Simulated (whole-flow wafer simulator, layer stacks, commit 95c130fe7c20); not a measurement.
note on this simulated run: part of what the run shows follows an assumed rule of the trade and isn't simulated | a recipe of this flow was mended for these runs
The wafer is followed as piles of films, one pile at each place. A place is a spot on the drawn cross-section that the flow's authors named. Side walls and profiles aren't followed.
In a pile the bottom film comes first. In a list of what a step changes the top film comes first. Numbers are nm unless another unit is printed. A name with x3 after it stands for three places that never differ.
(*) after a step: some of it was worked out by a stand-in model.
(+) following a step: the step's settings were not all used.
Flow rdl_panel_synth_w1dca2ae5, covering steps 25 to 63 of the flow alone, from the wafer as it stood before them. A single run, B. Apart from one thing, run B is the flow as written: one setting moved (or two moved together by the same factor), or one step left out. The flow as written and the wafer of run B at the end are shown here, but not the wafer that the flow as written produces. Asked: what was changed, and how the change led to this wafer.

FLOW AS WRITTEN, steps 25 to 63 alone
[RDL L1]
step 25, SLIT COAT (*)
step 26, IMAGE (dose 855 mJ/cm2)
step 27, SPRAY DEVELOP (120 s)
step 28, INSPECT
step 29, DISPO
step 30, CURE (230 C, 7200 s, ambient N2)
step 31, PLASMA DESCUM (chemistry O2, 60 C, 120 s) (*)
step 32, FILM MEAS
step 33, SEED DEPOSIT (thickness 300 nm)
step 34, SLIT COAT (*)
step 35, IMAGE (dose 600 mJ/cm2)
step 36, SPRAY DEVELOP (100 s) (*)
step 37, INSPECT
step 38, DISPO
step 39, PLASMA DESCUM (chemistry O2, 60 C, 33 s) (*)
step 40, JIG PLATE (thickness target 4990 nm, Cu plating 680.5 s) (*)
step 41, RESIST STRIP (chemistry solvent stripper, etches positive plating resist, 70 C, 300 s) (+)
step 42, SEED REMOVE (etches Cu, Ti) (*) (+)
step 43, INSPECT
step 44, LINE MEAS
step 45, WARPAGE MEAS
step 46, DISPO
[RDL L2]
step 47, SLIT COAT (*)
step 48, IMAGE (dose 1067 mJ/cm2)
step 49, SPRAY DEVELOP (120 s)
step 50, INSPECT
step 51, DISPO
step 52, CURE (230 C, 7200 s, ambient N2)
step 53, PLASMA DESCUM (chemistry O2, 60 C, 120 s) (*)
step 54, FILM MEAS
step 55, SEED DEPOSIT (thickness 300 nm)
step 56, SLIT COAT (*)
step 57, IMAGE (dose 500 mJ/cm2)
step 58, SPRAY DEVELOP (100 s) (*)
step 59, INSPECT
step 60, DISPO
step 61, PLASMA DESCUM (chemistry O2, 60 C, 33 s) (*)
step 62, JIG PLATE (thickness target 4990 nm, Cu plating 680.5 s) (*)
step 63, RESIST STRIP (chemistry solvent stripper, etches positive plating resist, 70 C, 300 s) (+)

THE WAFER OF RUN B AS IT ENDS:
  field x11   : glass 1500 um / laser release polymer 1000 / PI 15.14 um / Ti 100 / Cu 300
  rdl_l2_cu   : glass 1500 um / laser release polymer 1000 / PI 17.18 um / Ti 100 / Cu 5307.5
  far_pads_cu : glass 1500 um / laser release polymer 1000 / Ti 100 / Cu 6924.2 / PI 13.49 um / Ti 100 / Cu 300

What caused this: step 40, JIG PLATE: Cu plating 1047 s was run, whereas the flow has Cu plating 680.5 s.

The path from the change to this, step by step:
  step 40, JIG PLATE (thickness target 4990 nm, Cu plating 680.5 s) (*)
      rdl_l1_cu, rdl_l1_land, rdl_l1_via, rdl_l1_rim, rdl_l2_land, rdl_l2_via: +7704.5 Cu (in the flow as written it would be: +5007.5 Cu)
  step 47, SLIT COAT (*)
      rdl_l2_cu, rdl_l2_space: +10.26 um PI (in the flow as written it would be: +8899.9 PI)
      rdl_l1_space: +11.15 um PI (in the flow as written it would be: +9924.5 PI)
      (and at 19 other places as well)
  step 56, SLIT COAT (*)
      rdl_l2_cu, rdl_l2_space: +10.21 um ILINE-POS-THICK-GRADE-A (new film) (in the flow as written it would be: +9884.2 ILINE-POS-THICK-GRADE-A (new film))
      far_pads_cu: +10.23 um ILINE-POS-THICK-GRADE-A (new film) (in the flow as written it would be: +9933.1 ILINE-POS-THICK-GRADE-A (new film))
      (and at 7 other places as well)
  step 58, SPRAY DEVELOP (100 s) (*)
      rdl_l2_cu: -10.21 um ILINE-POS-THICK-GRADE-A (all of it) (in the flow as written it would be: -9884.2 ILINE-POS-THICK-GRADE-A (all of it))
      rdl_l2_land: -7049 ILINE-POS-THICK-GRADE-A (all of it) (in the flow as written it would be: -7416.3 ILINE-POS-THICK-GRADE-A (all of it))
      (and at 1 other place as well)
  step 63, RESIST STRIP (chemistry solvent stripper, etches positive plating resist, 70 C, 300 s) (+)
      far_pads_cu: -10.2 um ILINE-POS-THICK-GRADE-A (all of it) (in the flow as written it would be: -9903.4 ILINE-POS-THICK-GRADE-A (all of it))
      rdl_l1_cu: -9740.6 ILINE-POS-THICK-GRADE-A (all of it) (in the flow as written it would be: -10.01 um ILINE-POS-THICK-GRADE-A (all of it))
      (and at 5 other places as well)
